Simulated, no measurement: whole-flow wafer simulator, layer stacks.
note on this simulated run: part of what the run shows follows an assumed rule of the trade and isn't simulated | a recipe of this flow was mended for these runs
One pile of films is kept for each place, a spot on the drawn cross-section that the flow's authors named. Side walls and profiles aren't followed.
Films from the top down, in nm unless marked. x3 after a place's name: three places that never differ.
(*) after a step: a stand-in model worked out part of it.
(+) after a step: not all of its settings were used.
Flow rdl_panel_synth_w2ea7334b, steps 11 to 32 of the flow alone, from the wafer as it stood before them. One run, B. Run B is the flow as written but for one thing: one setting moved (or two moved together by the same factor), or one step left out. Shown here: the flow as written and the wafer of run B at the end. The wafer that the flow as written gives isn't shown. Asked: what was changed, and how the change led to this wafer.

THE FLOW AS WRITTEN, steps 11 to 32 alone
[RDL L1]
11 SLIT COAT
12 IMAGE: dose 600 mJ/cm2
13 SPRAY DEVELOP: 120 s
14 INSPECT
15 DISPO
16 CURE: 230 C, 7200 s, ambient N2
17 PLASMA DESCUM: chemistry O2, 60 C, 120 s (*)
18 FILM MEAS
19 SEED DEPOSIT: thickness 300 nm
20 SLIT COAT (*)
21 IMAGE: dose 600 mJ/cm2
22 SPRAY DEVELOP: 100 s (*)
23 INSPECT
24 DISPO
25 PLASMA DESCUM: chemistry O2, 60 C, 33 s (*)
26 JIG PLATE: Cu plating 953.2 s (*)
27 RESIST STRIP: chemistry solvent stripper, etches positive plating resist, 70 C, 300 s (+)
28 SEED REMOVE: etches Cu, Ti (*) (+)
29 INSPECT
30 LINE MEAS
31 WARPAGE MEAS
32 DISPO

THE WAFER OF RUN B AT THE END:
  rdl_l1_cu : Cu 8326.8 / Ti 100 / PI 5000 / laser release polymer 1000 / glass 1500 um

The cause: step 26, JIG PLATE: Cu plating 1144 s was run, where the flow has Cu plating 953.2 s.

How the change led to this, step by step:
  26 JIG PLATE: Cu plating 953.2 s (*)
      rdl_l1_cu, rdl_l1_via, rdl_l1_rim x3: Cu +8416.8 (as written it would be: Cu +7014.2)
